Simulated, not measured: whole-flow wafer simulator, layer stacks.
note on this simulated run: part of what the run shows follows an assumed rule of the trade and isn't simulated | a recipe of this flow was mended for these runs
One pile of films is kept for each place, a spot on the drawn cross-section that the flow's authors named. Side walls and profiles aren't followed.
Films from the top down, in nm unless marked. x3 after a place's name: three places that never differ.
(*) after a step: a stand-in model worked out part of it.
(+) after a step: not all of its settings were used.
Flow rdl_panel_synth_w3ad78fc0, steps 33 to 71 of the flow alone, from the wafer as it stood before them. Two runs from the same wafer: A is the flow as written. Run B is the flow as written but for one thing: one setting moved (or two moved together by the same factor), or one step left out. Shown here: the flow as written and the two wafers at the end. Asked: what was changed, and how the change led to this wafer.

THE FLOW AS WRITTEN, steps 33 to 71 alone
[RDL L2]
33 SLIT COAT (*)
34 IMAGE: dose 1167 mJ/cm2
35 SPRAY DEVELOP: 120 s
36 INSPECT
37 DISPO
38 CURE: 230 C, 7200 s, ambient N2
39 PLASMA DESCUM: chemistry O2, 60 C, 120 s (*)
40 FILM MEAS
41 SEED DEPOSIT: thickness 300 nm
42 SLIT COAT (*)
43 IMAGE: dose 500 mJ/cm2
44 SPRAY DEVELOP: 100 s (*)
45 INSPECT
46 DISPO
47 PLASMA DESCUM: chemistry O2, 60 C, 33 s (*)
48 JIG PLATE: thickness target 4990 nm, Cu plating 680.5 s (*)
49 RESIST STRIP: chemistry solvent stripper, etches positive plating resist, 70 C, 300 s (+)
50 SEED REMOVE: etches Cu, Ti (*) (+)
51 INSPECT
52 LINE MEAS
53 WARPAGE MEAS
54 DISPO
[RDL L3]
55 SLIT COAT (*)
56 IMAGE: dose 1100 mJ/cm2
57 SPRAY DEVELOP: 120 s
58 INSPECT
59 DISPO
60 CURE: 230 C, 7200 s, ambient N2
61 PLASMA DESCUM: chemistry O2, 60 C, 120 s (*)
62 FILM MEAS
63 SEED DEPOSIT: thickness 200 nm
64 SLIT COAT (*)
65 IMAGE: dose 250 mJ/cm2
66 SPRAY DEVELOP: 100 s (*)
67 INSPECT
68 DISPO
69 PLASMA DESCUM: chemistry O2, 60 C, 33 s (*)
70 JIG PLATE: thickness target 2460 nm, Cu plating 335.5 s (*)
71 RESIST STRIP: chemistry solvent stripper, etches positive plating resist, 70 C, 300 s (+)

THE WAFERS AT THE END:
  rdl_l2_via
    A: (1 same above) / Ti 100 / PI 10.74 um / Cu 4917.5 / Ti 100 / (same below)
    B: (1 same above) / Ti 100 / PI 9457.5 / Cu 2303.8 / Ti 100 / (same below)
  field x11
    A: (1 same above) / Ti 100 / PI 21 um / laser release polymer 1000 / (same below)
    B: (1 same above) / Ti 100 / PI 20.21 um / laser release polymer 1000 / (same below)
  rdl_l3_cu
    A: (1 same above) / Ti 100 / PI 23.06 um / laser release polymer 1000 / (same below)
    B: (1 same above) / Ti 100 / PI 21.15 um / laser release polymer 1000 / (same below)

The cause: step 48, JIG PLATE: Cu plating 325.3 s was run, where the flow has Cu plating 680.5 s.

How the change led to this, step by step:
  48 JIG PLATE: thickness target 4990 nm, Cu plating 680.5 s (*)
      rdl_l2_cu, rdl_l2_land, rdl_l2_via, rdl_l2_rim, rdl_l3_land, rdl_l3_via: A Cu +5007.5 | B Cu +2393.8
  55 SLIT COAT (*)
      rdl_l2_space: A PI +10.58 um | B PI +8493.5
      rdl_l2_via: A PI +10.74 um (new film) | B PI +9457.5 (new film)
      (and at 22 more places)
  64 SLIT COAT (*)
      rdl_l2_cu: A ILINE-POS-THICK-GRADE-A +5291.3 (new film) | B ILINE-POS-THICK-GRADE-A +5121.6 (new film)
      rdl_l2_space: A ILINE-POS-THICK-GRADE-A +5624.6 (new film) | B ILINE-POS-THICK-GRADE-A +5292.5 (new film)
      (and at 7 more places)
  66 SPRAY DEVELOP: 100 s (*)
      rdl_l3_cu: A ILINE-POS-THICK-GRADE-A -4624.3 (all of it) | B ILINE-POS-THICK-GRADE-A -4434.9 (all of it)
      rdl_l3_land: A ILINE-POS-THICK-GRADE-A -2880.1 (all of it) | B ILINE-POS-THICK-GRADE-A -3062.2 (all of it)
      (and at 1 more place)
  71 RESIST STRIP: chemistry solvent stripper, etches positive plating resist, 70 C, 300 s (+)
      rdl_l2_cu: A ILINE-POS-THICK-GRADE-A -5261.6 (all of it) | B ILINE-POS-THICK-GRADE-A -5091.9 (all of it)
      rdl_l2_space: A ILINE-POS-THICK-GRADE-A -5594.9 (all of it) | B ILINE-POS-THICK-GRADE-A -5262.8 (all of it)
      (and at 4 more places)
